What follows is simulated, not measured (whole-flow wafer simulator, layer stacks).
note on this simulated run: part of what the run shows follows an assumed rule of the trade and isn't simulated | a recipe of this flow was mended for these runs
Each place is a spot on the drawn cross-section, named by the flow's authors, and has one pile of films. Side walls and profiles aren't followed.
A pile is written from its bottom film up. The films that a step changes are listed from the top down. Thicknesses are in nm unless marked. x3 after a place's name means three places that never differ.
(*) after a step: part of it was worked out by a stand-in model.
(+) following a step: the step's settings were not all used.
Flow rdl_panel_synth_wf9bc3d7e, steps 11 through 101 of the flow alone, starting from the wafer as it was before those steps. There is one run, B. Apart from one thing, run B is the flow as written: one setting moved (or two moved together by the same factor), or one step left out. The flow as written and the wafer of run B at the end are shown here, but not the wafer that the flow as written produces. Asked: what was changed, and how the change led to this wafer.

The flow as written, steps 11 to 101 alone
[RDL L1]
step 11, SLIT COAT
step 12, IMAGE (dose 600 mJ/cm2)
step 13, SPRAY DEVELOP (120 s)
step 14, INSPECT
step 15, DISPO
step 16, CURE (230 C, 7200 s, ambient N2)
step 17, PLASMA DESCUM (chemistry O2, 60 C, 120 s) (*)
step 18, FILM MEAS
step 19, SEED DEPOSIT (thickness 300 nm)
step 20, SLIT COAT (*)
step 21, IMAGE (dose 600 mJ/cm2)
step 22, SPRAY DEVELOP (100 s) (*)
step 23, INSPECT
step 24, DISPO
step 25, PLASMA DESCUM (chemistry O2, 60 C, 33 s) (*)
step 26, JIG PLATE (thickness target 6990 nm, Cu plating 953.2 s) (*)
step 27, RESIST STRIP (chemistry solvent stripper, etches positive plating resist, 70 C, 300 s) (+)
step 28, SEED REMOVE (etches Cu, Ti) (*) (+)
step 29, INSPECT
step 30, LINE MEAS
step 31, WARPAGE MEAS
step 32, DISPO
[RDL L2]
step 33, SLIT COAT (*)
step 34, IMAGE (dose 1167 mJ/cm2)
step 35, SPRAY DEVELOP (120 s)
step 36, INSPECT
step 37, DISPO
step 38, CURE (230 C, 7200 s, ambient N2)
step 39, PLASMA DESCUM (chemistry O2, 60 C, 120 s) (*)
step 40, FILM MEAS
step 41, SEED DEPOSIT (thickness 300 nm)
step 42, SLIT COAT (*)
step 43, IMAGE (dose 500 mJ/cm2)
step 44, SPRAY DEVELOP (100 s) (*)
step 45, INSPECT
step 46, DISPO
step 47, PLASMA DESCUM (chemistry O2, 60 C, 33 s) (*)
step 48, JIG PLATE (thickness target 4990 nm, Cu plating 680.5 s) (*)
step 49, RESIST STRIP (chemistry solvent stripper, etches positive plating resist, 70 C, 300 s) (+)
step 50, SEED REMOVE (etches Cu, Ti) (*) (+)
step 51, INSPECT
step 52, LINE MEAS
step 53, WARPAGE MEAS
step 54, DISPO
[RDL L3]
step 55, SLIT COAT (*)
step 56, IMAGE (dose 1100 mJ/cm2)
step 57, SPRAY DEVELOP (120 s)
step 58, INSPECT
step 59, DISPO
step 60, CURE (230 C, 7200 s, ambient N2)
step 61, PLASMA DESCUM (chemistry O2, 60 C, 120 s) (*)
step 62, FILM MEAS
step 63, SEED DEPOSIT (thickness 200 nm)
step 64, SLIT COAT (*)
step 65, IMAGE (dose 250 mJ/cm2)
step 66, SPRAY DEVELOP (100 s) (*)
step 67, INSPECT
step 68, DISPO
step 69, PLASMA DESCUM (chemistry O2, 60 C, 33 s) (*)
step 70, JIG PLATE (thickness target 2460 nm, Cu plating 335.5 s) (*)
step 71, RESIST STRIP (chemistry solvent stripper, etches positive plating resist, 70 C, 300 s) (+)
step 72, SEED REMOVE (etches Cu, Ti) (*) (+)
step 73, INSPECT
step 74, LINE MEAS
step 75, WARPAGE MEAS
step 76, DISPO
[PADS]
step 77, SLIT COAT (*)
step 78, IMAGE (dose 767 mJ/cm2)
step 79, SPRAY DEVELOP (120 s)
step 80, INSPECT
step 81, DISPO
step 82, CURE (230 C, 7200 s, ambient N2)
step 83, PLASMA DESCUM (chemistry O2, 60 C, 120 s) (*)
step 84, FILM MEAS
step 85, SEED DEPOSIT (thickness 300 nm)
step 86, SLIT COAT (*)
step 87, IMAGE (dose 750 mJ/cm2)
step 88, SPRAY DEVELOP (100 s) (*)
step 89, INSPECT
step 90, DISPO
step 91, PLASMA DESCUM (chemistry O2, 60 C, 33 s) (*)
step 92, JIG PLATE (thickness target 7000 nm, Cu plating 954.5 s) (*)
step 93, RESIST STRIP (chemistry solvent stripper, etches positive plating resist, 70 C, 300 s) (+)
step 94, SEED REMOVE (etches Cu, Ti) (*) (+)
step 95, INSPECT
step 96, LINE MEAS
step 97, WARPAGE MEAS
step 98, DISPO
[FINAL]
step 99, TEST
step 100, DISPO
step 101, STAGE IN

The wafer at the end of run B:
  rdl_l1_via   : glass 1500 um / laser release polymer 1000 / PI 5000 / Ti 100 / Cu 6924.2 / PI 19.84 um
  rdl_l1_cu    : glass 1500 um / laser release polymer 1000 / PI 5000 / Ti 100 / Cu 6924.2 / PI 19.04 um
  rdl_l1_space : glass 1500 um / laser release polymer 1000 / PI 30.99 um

The reason: step 13, SPRAY DEVELOP: 120 s, was skipped.

How this came from the change, step by step:
  step 20, SLIT COAT (*)
      rdl_l1_cu: ILINE-POS-THICK-GRADE-A gains 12 um (new film) (as written it would have been: ILINE-POS-THICK-GRADE-A gains 10.42 um (new film))
      rdl_l1_space: ILINE-POS-THICK-GRADE-A gains 12 um (new film) (as written it would have been: ILINE-POS-THICK-GRADE-A gains 10.94 um (new film))
      (also at 1 further place)
  step 22, SPRAY DEVELOP (100 s) (*)
      rdl_l1_cu: ILINE-POS-THICK-GRADE-A loses 12 um (all of it) (as written it would have been: ILINE-POS-THICK-GRADE-A loses 10.42 um (all of it))
      rdl_l1_via: ILINE-POS-THICK-GRADE-A loses 12 um (all of it) (as written it would have been: ILINE-POS-THICK-GRADE-A loses 13.83 um (all of it))
  step 27, RESIST STRIP (chemistry solvent stripper, etches positive plating resist, 70 C, 300 s) (+)
      rdl_l1_space: ILINE-POS-THICK-GRADE-A loses 11.97 um (all of it) (as written it would have been: ILINE-POS-THICK-GRADE-A loses 10.91 um (all of it))
  step 33, SLIT COAT (*)
      rdl_l1_cu: PI gains 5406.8 (new film) (as written it would have been: PI gains 4815.5 (new film))
      rdl_l1_space: PI gains 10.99 um (as written it would have been: PI gains 10.38 um)
      (also at 1 further place)
  step 42, SLIT COAT (*)
      rdl_l1_via: ILINE-POS-THICK-GRADE-A gains 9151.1 (new film) (as written it would have been: ILINE-POS-THICK-GRADE-A gains 10.08 um (new film))
      rdl_l1_cu: ILINE-POS-THICK-GRADE-A gains 9750.6 (new film) (as written it would have been: ILINE-POS-THICK-GRADE-A gains 9269.6 (new film))
      (also at 1 further place)
  step 49, RESIST STRIP (chemistry solvent stripper, etches positive plating resist, 70 C, 300 s) (+)
      rdl_l1_via: ILINE-POS-THICK-GRADE-A loses 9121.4 (all of it) (as written it would have been: ILINE-POS-THICK-GRADE-A loses 10.05 um (all of it))
      rdl_l1_cu: ILINE-POS-THICK-GRADE-A loses 9720.9 (all of it) (as written it would have been: ILINE-POS-THICK-GRADE-A loses 9239.9 (all of it))
      (also at 1 further place)
  step 55, SLIT COAT (*)
      rdl_l1_cu: PI gains 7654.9 (as written it would have been: PI gains 7258.6)
      rdl_l1_space: PI gains 8803.7 (as written it would have been: PI gains 8409.5)
      (also at 1 further place)
  step 64, SLIT COAT (*)
      rdl_l1_cu: ILINE-POS-THICK-GRADE-A gains 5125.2 (new film) (as written it would have been: ILINE-POS-THICK-GRADE-A gains 4881.9 (new film))
      rdl_l1_space: ILINE-POS-THICK-GRADE-A gains 5345.3 (new film) (as written it would have been: ILINE-POS-THICK-GRADE-A gains 5109.9 (new film))
      (also at 1 further place)
  step 71, RESIST STRIP (chemistry solvent stripper, etches positive plating resist, 70 C, 300 s) (+)
      rdl_l1_cu: ILINE-POS-THICK-GRADE-A loses 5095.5 (all of it) (as written it would have been: ILINE-POS-THICK-GRADE-A loses 4852.2 (all of it))
      rdl_l1_space: ILINE-POS-THICK-GRADE-A loses 5315.6 (all of it) (as written it would have been: ILINE-POS-THICK-GRADE-A loses 5080.2 (all of it))
      (also at 1 further place)
  step 77, SLIT COAT (*)
      rdl_l1_cu: PI gains 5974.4 (as written it would have been: PI gains 5773.5)
      rdl_l1_space: PI gains 6191.3 (as written it would have been: PI gains 5996.6)
      (also at 1 further place)
  step 86, SLIT COAT (*)
      rdl_l1_cu: ILINE-POS-THICK-GRADE-A gains 15.13 um (new film) (as written it would have been: ILINE-POS-THICK-GRADE-A gains 14.96 um (new film))
      rdl_l1_space: ILINE-POS-THICK-GRADE-A gains 15.2 um (new film) (as written it would have been: ILINE-POS-THICK-GRADE-A gains 15.05 um (new film))
      (also at 1 further place)
  step 93, RESIST STRIP (chemistry solvent stripper, etches positive plating resist, 70 C, 300 s) (+)
      rdl_l1_cu: ILINE-POS-THICK-GRADE-A loses 15.1 um (all of it) (as written it would have been: ILINE-POS-THICK-GRADE-A loses 14.93 um (all of it))
      rdl_l1_space: ILINE-POS-THICK-GRADE-A loses 15.17 um (all of it) (as written it would have been: ILINE-POS-THICK-GRADE-A loses 15.02 um (all of it))
      (also at 1 further place)
